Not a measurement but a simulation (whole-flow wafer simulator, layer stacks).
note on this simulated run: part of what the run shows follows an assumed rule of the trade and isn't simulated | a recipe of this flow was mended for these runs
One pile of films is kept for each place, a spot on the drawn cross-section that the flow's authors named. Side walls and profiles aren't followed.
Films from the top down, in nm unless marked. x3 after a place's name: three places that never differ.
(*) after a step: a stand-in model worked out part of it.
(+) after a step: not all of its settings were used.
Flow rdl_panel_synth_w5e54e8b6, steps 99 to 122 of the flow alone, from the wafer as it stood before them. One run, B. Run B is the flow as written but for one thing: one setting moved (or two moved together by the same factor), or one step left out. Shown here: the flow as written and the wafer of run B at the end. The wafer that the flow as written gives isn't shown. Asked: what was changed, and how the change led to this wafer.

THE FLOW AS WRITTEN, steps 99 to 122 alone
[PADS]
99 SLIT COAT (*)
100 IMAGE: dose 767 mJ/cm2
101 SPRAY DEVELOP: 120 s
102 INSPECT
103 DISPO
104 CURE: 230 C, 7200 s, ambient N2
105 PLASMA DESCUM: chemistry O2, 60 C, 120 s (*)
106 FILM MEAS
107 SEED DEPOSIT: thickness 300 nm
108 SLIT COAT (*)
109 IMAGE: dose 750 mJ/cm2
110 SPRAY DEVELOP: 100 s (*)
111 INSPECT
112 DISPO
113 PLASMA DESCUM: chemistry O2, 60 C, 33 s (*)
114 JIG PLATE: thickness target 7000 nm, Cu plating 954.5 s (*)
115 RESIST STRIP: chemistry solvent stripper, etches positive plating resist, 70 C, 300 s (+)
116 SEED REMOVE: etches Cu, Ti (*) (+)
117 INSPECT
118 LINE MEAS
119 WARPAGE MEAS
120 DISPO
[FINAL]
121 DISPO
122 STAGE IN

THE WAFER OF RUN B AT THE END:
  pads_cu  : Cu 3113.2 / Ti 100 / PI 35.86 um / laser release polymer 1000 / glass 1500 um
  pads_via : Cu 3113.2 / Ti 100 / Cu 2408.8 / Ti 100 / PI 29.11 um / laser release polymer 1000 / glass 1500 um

The cause: step 114, JIG PLATE: Cu plating 435.3 s was run, where the flow has Cu plating 954.5 s.

How the change led to this, step by step:
  114 JIG PLATE: thickness target 7000 nm, Cu plating 954.5 s (*)
      pads_cu, pads_land: Cu +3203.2 (as written it would be: Cu +7023.8)
      pads_via: Cu +3203.2 (as written it would be: Cu +8307.4)
